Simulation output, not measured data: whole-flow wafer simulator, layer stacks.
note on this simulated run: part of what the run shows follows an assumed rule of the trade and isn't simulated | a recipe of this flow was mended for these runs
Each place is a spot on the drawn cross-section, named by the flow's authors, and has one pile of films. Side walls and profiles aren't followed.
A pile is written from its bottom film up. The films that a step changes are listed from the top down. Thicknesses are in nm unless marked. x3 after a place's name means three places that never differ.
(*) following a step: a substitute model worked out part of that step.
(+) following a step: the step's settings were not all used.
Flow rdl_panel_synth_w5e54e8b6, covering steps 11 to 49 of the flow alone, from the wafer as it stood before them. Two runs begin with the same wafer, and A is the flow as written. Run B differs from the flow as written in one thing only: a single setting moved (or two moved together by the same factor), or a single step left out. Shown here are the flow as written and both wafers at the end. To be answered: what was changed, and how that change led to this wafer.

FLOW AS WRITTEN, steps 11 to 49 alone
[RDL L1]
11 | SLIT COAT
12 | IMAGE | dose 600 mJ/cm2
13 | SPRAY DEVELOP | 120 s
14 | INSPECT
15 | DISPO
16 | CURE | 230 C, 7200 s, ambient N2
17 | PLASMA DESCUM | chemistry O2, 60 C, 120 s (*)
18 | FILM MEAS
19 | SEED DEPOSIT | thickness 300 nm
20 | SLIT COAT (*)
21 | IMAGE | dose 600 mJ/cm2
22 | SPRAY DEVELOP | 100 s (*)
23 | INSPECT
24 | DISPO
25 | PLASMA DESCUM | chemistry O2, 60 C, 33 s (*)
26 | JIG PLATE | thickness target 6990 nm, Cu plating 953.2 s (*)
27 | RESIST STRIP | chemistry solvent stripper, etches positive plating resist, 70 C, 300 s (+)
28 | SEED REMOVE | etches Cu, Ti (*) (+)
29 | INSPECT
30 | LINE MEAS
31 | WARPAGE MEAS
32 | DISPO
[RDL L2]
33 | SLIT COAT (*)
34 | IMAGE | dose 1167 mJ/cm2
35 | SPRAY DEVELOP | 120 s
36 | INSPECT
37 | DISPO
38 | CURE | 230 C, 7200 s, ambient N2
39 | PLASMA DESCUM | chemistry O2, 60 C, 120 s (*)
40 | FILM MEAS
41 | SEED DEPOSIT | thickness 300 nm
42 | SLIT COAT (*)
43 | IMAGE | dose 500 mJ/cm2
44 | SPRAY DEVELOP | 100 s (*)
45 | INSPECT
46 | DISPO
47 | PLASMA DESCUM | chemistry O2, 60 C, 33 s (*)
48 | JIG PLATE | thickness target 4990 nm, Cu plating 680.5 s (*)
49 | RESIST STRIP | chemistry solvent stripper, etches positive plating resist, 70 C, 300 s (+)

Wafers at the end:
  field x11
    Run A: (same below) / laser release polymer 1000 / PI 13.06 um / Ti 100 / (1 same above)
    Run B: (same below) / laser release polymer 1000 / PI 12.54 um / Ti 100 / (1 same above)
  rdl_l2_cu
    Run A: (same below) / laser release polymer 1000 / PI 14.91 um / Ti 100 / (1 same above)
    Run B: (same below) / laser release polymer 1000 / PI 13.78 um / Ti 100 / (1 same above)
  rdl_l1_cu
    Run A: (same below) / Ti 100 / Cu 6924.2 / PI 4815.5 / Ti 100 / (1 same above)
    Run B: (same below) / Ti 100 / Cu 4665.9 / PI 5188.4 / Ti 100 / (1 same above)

Cause: step 26, JIG PLATE: Cu plating 646.3 s was run, though the flow has Cu plating 953.2 s.

Step by step, how the change led to this:
  26 | JIG PLATE | thickness target 6990 nm, Cu plating 953.2 s (*)
      rdl_l1_cu, rdl_l1_via, rdl_l1_rim, rdl_l2_land, rdl_l2_via: A +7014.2 Cu | B +4755.9 Cu
  33 | SLIT COAT (*)
      rdl_l1_space: A +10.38 um PI | B +8885.8 PI
      field x11, rdl_l2_rim x3: A +8062.5 PI | B +7543.9 PI
      (also at 5 further places)
  42 | SLIT COAT (*)
      rdl_l2_cu, rdl_l2_space: A +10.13 um ILINE-POS-THICK-GRADE-A (new film) | B +9852.4 ILINE-POS-THICK-GRADE-A (new film)
      rdl_l1_space: A +10.52 um ILINE-POS-THICK-GRADE-A (new film) | B +10.21 um ILINE-POS-THICK-GRADE-A (new film)
      (also at 3 further places)
  44 | SPRAY DEVELOP | 100 s (*)
      rdl_l2_cu: A -10.13 um ILINE-POS-THICK-GRADE-A (all of it) | B -9852.4 ILINE-POS-THICK-GRADE-A (all of it)
      rdl_l2_land: A -7139.5 ILINE-POS-THICK-GRADE-A (all of it) | B -7452.5 ILINE-POS-THICK-GRADE-A (all of it)
      (also at 1 further place)
  49 | RESIST STRIP | chemistry solvent stripper, etches positive plating resist, 70 C, 300 s (+)
      rdl_l2_space: A -10.1 um ILINE-POS-THICK-GRADE-A (all of it) | B -9822.7 ILINE-POS-THICK-GRADE-A (all of it)
      rdl_l1_space: A -10.49 um ILINE-POS-THICK-GRADE-A (all of it) | B -10.18 um ILINE-POS-THICK-GRADE-A (all of it)
      (also at 1 further place)
